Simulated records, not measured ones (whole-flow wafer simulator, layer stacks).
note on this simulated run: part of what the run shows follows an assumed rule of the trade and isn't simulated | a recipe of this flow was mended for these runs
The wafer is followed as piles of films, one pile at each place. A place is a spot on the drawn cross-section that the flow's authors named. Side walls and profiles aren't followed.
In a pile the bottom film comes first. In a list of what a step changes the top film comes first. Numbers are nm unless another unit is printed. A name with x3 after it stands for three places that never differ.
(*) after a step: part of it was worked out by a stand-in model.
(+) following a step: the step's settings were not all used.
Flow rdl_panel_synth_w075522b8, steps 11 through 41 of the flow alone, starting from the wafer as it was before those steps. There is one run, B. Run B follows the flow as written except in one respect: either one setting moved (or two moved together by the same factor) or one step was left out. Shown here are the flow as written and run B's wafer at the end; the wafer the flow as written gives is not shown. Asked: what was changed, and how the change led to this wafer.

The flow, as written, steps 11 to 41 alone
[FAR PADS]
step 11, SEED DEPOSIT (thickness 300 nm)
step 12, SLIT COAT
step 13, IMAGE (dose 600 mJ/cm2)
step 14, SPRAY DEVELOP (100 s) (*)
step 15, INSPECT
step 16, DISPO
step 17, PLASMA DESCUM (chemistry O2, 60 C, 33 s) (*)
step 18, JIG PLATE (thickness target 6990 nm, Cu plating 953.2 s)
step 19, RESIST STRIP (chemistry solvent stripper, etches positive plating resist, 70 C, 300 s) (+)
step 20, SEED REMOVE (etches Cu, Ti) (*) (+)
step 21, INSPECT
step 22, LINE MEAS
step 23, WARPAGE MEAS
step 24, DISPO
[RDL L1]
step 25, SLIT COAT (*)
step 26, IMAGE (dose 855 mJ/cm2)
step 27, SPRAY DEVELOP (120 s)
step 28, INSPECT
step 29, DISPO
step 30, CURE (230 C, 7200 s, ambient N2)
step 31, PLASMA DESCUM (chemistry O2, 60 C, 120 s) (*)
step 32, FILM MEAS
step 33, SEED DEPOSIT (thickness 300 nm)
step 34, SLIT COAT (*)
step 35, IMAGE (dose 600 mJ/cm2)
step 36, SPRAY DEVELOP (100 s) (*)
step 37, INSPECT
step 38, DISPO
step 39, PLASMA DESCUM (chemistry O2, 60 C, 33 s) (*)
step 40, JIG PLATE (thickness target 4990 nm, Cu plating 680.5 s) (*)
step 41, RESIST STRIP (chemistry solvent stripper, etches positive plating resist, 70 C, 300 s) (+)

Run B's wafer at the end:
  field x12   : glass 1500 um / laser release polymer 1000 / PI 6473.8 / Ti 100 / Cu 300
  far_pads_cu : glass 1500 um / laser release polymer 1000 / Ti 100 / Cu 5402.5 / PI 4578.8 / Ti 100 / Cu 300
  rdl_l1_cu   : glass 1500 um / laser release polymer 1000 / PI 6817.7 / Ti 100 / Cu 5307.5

Cause: step 18, JIG PLATE: Cu plating 746.4 s was run, while the flow as written has Cu plating 953.2 s.

How this came from the change, step by step:
  step 18, JIG PLATE (thickness target 6990 nm, Cu plating 953.2 s)
      far_pads_cu, rdl_l1_land, rdl_l1_via: Cu gains 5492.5 (as written it would have been: Cu gains 7014.2)
  step 25, SLIT COAT (*)
      field x12, rdl_l1_rim x3: PI gains 6473.8 (new film) (as written it would have been: PI gains 6915.1 (new film))
      far_pads_cu: PI gains 4578.8 (new film) (as written it would have been: PI gains 4450.5 (new film))
      (and at 2 other places as well)
  step 34, SLIT COAT (*)
      rdl_l1_land: ILINE-POS-THICK-GRADE-A gains 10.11 um (new film) (as written it would have been: ILINE-POS-THICK-GRADE-A gains 9677 (new film))
      far_pads_cu: ILINE-POS-THICK-GRADE-A gains 10.74 um (new film) (as written it would have been: ILINE-POS-THICK-GRADE-A gains 10.3 um (new film))
      (and at 3 other places as well)
  step 36, SPRAY DEVELOP (100 s) (*)
      rdl_l1_land: ILINE-POS-THICK-GRADE-A loses 10.11 um (all of it) (as written it would have been: ILINE-POS-THICK-GRADE-A loses 9677 (all of it))
      rdl_l1_cu: ILINE-POS-THICK-GRADE-A loses 12.58 um (all of it) (as written it would have been: ILINE-POS-THICK-GRADE-A loses 12.38 um (all of it))
      (and at 1 other place as well)
  step 41, RESIST STRIP (chemistry solvent stripper, etches positive plating resist, 70 C, 300 s) (+)
      far_pads_cu: ILINE-POS-THICK-GRADE-A loses 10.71 um (all of it) (as written it would have been: ILINE-POS-THICK-GRADE-A loses 10.27 um (all of it))
      rdl_l1_space: ILINE-POS-THICK-GRADE-A loses 12.59 um (all of it) (as written it would have been: ILINE-POS-THICK-GRADE-A loses 12.36 um (all of it))
